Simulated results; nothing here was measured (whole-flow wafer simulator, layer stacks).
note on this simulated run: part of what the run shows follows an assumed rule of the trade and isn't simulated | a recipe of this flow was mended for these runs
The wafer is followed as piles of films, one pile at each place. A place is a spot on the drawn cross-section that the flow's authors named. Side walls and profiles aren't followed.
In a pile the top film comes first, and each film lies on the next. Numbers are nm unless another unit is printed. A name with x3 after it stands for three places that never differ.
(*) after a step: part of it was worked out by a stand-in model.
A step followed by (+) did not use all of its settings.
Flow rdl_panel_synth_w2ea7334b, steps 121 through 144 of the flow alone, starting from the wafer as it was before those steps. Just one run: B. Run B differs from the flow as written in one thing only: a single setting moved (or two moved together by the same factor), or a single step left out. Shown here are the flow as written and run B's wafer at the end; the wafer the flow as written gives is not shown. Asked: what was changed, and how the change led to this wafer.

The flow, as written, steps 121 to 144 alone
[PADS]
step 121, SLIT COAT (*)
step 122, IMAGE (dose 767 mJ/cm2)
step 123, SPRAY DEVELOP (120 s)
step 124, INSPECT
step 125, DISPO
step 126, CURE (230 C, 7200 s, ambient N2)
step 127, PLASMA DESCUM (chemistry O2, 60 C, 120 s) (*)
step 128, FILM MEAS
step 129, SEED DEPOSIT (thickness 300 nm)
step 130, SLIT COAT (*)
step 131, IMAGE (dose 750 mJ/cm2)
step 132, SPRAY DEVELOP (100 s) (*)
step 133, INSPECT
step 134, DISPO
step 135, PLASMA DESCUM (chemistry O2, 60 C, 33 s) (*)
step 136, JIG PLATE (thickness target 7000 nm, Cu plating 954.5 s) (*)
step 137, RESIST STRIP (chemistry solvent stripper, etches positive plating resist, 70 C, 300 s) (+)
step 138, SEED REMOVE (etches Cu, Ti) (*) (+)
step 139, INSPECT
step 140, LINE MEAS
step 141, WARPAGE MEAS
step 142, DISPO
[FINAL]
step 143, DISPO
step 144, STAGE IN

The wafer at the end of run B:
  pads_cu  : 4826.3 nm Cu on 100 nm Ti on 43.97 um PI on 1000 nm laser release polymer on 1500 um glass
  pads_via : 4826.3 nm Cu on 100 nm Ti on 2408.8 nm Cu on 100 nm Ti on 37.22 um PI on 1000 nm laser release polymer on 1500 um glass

The reason: step 136, JIG PLATE: Cu plating 668.1 s was run, though the flow has Cu plating 954.5 s.

The path from the change to this, step by step:
  step 136, JIG PLATE (thickness target 7000 nm, Cu plating 954.5 s) (*)
      pads_cu, pads_land: Cu gains 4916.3 (as written it would have been: Cu gains 7023.8)
      pads_via: Cu gains 4916.3 (as written it would have been: Cu gains 8307.4)
